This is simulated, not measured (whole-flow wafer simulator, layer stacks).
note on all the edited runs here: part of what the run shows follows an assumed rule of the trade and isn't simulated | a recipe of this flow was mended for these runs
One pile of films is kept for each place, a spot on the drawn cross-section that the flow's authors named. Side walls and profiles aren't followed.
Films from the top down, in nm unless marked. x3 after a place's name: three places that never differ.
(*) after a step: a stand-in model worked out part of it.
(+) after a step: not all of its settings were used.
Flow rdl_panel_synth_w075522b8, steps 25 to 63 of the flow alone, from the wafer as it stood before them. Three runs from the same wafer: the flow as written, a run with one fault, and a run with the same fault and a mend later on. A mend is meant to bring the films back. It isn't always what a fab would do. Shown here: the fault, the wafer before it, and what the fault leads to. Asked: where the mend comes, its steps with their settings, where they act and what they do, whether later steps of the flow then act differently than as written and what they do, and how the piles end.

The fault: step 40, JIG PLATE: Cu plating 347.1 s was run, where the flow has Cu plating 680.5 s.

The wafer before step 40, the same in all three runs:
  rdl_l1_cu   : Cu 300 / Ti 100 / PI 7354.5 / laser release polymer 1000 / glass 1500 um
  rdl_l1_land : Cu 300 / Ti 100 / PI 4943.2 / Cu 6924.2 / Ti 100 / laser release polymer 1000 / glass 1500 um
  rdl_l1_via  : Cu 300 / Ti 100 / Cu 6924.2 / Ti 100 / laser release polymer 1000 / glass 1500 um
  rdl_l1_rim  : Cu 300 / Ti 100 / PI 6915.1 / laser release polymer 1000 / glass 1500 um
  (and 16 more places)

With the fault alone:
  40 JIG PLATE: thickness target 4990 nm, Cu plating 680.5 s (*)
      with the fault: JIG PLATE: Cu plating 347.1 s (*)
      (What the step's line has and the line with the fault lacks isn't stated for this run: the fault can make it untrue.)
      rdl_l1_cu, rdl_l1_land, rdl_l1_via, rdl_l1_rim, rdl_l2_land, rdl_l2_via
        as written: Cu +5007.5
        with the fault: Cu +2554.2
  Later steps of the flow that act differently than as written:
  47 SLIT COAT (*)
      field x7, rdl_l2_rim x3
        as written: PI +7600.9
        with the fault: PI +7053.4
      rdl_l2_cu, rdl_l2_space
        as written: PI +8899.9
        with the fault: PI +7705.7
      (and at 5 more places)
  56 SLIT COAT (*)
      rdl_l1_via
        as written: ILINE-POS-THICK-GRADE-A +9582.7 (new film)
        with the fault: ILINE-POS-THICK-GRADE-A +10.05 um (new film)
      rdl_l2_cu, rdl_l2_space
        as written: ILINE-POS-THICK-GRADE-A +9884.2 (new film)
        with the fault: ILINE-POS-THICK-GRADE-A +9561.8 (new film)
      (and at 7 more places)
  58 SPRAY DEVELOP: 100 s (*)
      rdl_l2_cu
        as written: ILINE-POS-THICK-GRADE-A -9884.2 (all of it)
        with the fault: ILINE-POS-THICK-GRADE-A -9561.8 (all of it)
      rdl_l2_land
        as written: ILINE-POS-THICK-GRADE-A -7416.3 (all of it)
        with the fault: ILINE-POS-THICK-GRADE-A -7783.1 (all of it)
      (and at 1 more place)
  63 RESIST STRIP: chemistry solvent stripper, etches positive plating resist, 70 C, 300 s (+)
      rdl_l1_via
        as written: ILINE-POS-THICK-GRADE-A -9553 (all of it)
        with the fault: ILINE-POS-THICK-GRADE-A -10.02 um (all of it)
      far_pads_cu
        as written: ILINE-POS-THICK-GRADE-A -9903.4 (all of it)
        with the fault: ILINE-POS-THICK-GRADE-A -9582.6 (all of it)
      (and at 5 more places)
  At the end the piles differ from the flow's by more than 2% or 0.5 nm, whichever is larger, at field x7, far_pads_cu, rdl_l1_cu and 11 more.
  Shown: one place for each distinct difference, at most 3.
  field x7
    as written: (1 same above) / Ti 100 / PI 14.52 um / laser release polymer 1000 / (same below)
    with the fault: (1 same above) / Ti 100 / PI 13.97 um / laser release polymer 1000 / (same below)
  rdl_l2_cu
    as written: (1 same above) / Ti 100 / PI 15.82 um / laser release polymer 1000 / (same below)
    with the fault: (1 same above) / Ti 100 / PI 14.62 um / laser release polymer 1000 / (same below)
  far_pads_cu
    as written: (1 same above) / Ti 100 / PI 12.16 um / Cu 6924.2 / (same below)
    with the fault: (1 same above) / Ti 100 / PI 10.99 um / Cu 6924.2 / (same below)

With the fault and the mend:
  The mend comes after step 40.
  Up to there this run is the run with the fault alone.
  40a JIG PLATE: Cu plating 333.4 s (*) (the flow's step 40 once more, with other settings)
      rdl_l1_cu, rdl_l1_land, rdl_l1_via, rdl_l1_rim, rdl_l2_land, rdl_l2_via
        Cu +2453.4
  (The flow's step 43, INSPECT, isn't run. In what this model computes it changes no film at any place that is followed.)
  No later step of the flow acts differently than as written at any place that is followed.
  At the end the piles are the same as the flow's at every place that both follow.
